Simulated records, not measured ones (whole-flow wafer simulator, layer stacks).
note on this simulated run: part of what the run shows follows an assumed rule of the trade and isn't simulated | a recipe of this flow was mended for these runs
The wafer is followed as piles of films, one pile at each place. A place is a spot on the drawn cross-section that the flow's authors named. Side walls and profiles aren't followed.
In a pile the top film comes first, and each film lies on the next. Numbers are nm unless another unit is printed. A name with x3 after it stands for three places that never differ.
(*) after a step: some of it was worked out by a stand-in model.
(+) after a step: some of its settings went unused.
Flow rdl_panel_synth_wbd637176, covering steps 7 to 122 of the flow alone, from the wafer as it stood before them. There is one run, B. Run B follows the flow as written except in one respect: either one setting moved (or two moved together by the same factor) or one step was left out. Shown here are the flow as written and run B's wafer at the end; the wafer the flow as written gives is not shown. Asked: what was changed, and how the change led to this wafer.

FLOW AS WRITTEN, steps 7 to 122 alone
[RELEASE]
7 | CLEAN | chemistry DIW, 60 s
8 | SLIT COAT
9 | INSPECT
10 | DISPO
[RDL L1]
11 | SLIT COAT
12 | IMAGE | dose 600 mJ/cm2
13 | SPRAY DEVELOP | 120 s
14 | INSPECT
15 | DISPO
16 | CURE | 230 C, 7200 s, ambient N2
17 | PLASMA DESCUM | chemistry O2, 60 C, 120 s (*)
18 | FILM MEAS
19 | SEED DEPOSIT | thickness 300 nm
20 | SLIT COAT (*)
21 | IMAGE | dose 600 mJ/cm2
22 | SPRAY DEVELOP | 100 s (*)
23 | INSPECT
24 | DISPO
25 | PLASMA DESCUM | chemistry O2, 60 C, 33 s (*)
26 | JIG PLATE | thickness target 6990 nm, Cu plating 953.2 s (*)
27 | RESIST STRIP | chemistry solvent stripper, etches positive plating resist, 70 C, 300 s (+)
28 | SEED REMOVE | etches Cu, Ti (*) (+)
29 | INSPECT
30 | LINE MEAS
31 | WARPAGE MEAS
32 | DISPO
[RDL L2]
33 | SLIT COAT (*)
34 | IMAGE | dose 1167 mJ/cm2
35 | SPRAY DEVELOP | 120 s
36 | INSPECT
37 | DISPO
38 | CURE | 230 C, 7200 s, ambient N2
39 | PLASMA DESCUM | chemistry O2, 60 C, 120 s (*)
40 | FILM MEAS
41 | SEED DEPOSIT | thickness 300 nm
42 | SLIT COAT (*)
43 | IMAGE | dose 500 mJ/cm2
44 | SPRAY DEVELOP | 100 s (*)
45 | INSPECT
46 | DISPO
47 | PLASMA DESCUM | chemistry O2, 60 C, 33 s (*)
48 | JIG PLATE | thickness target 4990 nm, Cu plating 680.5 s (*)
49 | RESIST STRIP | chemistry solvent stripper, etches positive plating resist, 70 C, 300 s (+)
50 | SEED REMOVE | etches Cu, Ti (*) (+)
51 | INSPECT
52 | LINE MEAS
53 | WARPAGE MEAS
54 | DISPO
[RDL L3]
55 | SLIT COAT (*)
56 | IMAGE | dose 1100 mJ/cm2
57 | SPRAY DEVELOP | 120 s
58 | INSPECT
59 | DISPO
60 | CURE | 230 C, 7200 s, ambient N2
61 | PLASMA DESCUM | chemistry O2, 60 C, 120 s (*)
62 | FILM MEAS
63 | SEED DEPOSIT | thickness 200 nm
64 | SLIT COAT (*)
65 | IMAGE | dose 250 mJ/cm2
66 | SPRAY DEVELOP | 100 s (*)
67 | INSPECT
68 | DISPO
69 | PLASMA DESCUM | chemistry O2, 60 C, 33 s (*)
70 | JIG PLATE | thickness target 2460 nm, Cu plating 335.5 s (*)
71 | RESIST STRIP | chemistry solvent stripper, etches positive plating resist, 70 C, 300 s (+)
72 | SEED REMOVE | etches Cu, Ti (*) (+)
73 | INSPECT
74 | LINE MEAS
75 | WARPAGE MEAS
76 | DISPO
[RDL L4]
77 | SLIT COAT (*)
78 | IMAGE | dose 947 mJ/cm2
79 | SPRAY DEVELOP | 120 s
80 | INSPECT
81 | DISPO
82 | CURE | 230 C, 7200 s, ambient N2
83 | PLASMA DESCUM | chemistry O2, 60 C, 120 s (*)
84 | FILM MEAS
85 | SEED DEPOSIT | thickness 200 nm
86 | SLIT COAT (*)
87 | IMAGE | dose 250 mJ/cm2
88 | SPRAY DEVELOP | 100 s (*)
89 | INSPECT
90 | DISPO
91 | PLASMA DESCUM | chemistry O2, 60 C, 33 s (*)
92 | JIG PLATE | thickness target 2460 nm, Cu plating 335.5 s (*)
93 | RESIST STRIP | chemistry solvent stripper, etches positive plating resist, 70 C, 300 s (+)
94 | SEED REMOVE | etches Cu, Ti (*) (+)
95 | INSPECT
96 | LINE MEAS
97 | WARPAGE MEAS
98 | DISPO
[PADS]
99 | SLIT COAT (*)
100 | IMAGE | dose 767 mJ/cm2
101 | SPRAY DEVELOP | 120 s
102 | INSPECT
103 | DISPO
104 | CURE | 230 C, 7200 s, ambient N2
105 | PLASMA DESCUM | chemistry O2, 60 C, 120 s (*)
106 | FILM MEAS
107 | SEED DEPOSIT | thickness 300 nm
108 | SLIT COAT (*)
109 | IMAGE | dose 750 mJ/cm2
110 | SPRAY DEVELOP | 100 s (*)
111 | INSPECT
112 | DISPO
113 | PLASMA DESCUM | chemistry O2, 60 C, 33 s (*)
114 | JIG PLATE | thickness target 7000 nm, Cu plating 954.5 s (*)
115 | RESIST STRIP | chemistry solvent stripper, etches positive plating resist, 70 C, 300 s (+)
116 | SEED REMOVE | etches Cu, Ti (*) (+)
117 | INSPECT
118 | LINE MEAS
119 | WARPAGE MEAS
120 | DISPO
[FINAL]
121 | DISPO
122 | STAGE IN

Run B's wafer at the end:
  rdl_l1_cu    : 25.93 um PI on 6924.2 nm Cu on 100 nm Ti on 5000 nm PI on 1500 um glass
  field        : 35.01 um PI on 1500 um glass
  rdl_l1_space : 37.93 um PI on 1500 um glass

The reason: step 8, SLIT COAT, was skipped.

How this came from the change, step by step:
  (no step that both runs have acts differently)
